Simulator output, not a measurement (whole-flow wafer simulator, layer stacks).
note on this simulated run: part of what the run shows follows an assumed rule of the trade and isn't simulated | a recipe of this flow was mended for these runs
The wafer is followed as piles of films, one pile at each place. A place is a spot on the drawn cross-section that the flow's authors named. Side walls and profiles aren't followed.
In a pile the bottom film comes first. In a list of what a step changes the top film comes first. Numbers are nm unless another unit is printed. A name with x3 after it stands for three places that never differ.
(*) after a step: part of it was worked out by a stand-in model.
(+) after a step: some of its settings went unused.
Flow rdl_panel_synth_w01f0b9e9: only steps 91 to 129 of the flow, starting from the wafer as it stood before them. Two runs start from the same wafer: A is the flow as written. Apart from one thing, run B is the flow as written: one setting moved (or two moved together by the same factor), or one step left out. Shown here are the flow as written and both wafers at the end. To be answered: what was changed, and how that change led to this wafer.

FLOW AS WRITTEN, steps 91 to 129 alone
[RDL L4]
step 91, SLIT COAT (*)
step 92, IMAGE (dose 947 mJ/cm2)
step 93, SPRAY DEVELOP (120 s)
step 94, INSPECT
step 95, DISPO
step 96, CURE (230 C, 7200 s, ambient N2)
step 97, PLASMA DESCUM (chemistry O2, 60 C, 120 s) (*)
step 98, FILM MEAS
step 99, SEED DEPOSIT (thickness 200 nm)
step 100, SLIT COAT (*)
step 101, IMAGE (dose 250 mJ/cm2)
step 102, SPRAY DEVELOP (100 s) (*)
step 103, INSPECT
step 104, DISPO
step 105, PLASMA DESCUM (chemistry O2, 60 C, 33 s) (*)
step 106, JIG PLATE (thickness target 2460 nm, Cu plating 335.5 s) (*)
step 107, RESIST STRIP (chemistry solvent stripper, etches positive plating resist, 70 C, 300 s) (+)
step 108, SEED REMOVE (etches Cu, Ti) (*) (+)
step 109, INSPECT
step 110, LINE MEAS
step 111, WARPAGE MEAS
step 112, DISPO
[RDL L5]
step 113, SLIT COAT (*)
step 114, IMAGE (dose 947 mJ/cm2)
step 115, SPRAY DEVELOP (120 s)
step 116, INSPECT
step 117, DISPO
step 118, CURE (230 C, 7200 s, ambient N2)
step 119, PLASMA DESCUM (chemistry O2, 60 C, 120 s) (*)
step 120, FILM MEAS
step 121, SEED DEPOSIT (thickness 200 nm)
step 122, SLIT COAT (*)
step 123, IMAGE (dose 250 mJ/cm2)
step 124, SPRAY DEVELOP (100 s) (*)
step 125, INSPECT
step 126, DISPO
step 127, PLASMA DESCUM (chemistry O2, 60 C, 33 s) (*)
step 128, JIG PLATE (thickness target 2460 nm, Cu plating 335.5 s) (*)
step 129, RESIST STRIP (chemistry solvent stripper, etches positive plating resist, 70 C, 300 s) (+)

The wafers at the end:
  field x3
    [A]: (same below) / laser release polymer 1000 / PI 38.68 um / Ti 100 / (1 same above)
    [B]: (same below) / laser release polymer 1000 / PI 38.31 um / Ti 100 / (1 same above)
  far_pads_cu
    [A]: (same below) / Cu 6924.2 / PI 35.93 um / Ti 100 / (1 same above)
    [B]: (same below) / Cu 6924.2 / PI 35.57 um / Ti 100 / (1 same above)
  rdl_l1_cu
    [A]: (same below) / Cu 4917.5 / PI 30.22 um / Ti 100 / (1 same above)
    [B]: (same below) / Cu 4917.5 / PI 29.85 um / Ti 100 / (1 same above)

What caused this: step 106, JIG PLATE: Cu plating 262 s was run, whereas the flow has Cu plating 335.5 s.

The path from the change to this, step by step:
  step 106, JIG PLATE (thickness target 2460 nm, Cu plating 335.5 s) (*)
      rdl_l4_cu, rdl_l4_land, rdl_l4_via, rdl_l5_land, rdl_l5_via: A +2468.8 Cu | B +1928 Cu
  step 113, SLIT COAT (*)
      field x3, pads_land x2: A +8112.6 PI | B +7743.9 PI
      far_pads_cu: A +8058.6 PI | B +7690.5 PI
      (also at 19 further places)
  step 122, SLIT COAT (*)
      rdl_l4_land: A +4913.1 ILINE-POS-THICK-GRADE-A (new film) | B +5067.2 ILINE-POS-THICK-GRADE-A (new film)
      rdl_l4_via: A +4830.6 ILINE-POS-THICK-GRADE-A (new film) | B +5042.2 ILINE-POS-THICK-GRADE-A (new film)
  step 129, RESIST STRIP (chemistry solvent stripper, etches positive plating resist, 70 C, 300 s) (+)
      rdl_l4_land: A -4883.4 ILINE-POS-THICK-GRADE-A (all of it) | B -5037.5 ILINE-POS-THICK-GRADE-A (all of it)
      rdl_l4_via: A -4800.9 ILINE-POS-THICK-GRADE-A (all of it) | B -5012.5 ILINE-POS-THICK-GRADE-A (all of it)
